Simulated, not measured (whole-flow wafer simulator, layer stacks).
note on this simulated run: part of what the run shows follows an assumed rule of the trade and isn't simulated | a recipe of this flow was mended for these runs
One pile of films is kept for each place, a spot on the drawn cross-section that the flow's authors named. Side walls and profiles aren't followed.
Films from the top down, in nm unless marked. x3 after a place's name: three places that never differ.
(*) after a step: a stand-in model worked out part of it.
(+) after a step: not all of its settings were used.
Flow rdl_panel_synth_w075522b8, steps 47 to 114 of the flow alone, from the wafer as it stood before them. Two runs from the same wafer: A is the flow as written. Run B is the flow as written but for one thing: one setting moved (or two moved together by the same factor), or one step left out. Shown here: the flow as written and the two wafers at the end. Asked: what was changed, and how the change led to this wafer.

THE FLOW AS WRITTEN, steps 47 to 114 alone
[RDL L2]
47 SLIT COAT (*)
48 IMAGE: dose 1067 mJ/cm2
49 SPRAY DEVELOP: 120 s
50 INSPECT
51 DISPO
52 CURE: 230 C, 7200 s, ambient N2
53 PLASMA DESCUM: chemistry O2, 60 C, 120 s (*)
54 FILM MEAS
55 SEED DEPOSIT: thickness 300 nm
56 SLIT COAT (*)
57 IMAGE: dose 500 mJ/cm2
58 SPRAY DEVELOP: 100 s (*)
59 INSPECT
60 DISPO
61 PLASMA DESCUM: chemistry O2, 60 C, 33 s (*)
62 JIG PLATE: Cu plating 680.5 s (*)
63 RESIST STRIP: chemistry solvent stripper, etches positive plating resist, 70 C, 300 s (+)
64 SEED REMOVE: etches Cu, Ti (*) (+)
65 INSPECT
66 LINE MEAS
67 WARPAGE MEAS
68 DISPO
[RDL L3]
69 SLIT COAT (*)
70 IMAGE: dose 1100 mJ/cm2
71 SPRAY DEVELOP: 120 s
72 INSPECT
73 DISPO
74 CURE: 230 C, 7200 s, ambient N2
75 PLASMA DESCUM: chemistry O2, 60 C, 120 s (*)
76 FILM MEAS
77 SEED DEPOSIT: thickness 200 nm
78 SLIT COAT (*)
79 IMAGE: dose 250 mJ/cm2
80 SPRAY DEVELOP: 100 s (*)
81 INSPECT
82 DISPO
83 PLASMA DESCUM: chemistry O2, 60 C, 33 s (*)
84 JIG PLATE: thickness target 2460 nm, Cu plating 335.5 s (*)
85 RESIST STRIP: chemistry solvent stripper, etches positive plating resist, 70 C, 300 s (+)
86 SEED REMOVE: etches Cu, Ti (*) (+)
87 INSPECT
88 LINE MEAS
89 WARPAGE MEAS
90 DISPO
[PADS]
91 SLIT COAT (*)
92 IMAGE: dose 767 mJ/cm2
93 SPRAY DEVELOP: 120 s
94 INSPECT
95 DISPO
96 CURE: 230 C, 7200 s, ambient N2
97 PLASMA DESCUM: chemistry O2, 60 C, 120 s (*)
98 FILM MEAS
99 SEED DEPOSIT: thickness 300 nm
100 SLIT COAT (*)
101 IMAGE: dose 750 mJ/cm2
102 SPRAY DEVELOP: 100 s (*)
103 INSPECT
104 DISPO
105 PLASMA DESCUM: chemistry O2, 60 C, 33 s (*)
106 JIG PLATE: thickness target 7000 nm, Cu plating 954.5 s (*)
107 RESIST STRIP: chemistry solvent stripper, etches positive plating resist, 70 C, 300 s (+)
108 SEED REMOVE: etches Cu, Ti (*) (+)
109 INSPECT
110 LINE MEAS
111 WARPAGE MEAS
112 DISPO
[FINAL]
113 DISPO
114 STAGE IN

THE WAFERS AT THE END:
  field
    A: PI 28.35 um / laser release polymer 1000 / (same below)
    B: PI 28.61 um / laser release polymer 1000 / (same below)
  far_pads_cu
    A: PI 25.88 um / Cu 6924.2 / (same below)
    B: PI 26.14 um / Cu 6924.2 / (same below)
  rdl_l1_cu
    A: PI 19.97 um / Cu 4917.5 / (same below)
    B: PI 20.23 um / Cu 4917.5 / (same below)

The cause: step 62, JIG PLATE: Cu plating 789.4 s was run, where the flow has Cu plating 680.5 s.

How the change led to this, step by step:
  62 JIG PLATE: Cu plating 680.5 s (*)
      rdl_l2_cu, rdl_l2_land, rdl_l2_via, rdl_l2_rim, rdl_l3_land, rdl_l3_via: A Cu +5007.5 | B Cu +5808.9
  69 SLIT COAT (*)
      rdl_l3_cu, rdl_l3_space: A PI +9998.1 | B PI +10.63 um
      rdl_l1_rim: A PI +9339.9 | B PI +10.05 um
      (and at 13 more places)
  78 SLIT COAT (*)
      rdl_l2_space: A ILINE-POS-THICK-GRADE-A +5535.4 (new film) | B ILINE-POS-THICK-GRADE-A +5657.3 (new film)
      rdl_l1_rim: A ILINE-POS-THICK-GRADE-A +5099.6 (new film) | B ILINE-POS-THICK-GRADE-A +5225.5 (new film)
      (and at 1 more place)
  85 RESIST STRIP: chemistry solvent stripper, etches positive plating resist, 70 C, 300 s (+)
      rdl_l2_space: A ILINE-POS-THICK-GRADE-A -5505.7 (all of it) | B ILINE-POS-THICK-GRADE-A -5627.6 (all of it)
      rdl_l1_rim: A ILINE-POS-THICK-GRADE-A -5069.9 (all of it) | B ILINE-POS-THICK-GRADE-A -5195.8 (all of it)
      (and at 1 more place)
  91 SLIT COAT (*)
      rdl_l2_via: A PI +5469 | B PI +5233.4
      rdl_l3_via: A PI +10.46 um (new film) | B PI +10.4 um (new film)
  100 SLIT COAT (*)
      rdl_l1_land: A ILINE-POS-THICK-GRADE-A +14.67 um (new film) | B ILINE-POS-THICK-GRADE-A +14.68 um (new film)
      rdl_l1_via: A ILINE-POS-THICK-GRADE-A +14.7 um (new film) | B ILINE-POS-THICK-GRADE-A +14.71 um (new film)
      (and at 9 more places)
  107 RESIST STRIP: chemistry solvent stripper, etches positive plating resist, 70 C, 300 s (+)
      rdl_l1_land: A ILINE-POS-THICK-GRADE-A -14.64 um (all of it) | B ILINE-POS-THICK-GRADE-A -14.65 um (all of it)
      rdl_l2_cu: A ILINE-POS-THICK-GRADE-A -15.21 um (all of it) | B ILINE-POS-THICK-GRADE-A -15.28 um (all of it)
      (and at 8 more places)
